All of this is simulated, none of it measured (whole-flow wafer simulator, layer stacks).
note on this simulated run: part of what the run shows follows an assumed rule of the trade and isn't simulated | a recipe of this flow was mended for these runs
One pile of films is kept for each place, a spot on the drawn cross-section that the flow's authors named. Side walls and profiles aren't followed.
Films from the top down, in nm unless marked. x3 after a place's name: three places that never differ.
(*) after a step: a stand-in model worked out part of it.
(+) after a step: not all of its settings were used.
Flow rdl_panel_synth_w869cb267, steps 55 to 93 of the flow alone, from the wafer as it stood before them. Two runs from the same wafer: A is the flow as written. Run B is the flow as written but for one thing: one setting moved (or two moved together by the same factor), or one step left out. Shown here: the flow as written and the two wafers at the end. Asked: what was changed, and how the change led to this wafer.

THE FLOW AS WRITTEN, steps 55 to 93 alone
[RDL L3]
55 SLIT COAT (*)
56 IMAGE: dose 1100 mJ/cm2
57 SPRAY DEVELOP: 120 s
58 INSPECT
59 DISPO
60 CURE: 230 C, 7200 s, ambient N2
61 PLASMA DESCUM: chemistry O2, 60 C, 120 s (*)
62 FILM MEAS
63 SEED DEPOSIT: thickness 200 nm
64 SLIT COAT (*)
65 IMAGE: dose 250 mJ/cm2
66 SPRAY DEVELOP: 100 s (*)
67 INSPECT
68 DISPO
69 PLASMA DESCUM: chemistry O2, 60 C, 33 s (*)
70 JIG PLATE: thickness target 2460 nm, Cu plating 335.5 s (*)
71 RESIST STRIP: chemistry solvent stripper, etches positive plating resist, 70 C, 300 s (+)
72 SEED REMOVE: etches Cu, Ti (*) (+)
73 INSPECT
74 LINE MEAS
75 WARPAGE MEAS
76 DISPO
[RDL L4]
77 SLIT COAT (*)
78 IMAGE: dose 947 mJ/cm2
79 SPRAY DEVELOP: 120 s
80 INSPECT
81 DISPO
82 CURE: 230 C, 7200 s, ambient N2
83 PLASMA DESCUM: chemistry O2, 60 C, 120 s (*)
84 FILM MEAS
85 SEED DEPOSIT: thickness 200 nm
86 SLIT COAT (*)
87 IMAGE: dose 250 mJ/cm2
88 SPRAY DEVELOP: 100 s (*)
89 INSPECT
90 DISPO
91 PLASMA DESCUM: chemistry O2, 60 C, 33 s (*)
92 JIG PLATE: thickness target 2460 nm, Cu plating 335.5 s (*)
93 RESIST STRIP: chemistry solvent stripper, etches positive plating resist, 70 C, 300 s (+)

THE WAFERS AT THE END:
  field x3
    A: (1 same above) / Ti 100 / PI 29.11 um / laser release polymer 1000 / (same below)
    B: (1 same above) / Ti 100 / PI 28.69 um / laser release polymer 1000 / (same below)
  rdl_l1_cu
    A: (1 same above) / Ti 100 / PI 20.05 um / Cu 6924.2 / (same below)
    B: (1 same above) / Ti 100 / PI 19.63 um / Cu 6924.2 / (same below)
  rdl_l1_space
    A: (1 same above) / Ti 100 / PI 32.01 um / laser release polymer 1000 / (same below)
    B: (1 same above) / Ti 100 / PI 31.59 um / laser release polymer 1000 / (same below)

The cause: step 70, JIG PLATE: Cu plating 251.3 s was run, where the flow has Cu plating 335.5 s.

How the change led to this, step by step:
  70 JIG PLATE: thickness target 2460 nm, Cu plating 335.5 s (*)
      rdl_l3_cu, rdl_l3_land, rdl_l3_via, rdl_l4_land, rdl_l4_via: A Cu +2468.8 | B Cu +1849.2
  77 SLIT COAT (*)
      field x3, pads_land x2: A PI +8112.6 | B PI +7691.2
      rdl_l1_cu: A PI +7979.2 | B PI +7560
      (and at 13 more places)
  86 SLIT COAT (*)
      rdl_l3_land: A ILINE-POS-THICK-GRADE-A +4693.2 (new film) | B ILINE-POS-THICK-GRADE-A +4877.8 (new film)
      rdl_l3_via: A ILINE-POS-THICK-GRADE-A +4627.8 (new film) | B ILINE-POS-THICK-GRADE-A +4867.8 (new film)
  93 RESIST STRIP: chemistry solvent stripper, etches positive plating resist, 70 C, 300 s (+)
      rdl_l3_land: A ILINE-POS-THICK-GRADE-A -4663.5 (all of it) | B ILINE-POS-THICK-GRADE-A -4848.1 (all of it)
      rdl_l3_via: A ILINE-POS-THICK-GRADE-A -4598.1 (all of it) | B ILINE-POS-THICK-GRADE-A -4838.1 (all of it)
